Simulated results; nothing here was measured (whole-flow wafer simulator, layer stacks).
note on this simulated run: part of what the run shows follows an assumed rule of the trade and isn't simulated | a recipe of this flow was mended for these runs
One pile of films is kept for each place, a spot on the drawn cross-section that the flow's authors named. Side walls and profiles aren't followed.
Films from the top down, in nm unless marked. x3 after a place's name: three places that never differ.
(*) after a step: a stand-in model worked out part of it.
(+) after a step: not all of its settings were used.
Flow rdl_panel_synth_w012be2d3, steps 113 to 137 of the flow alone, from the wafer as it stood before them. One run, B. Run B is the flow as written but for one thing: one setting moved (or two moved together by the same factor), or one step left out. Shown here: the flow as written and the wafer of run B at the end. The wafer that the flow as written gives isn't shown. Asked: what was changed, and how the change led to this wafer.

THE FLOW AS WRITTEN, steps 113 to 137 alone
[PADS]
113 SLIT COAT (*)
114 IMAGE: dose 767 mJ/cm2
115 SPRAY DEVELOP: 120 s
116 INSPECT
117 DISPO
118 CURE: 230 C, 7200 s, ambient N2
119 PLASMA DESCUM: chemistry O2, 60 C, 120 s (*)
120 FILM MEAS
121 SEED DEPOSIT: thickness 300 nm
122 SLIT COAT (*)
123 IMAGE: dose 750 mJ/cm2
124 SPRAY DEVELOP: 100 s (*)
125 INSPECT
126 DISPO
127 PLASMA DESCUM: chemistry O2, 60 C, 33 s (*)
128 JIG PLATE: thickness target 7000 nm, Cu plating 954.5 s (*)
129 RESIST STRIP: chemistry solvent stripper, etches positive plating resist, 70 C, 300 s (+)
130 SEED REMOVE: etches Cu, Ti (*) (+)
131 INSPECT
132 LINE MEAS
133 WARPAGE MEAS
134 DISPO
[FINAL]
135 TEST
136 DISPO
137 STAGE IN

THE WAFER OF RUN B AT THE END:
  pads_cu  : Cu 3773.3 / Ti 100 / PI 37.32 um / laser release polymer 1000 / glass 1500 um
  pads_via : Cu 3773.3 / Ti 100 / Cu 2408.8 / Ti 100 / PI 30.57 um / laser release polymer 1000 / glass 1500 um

The cause: step 128, JIG PLATE: Cu plating 525 s was run, where the flow has Cu plating 954.5 s.

How the change led to this, step by step:
  128 JIG PLATE: thickness target 7000 nm, Cu plating 954.5 s (*)
      pads_cu, pads_land: Cu +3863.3 (as written it would be: Cu +7023.8)
      pads_via: Cu +3863.3 (as written it would be: Cu +8307.4)
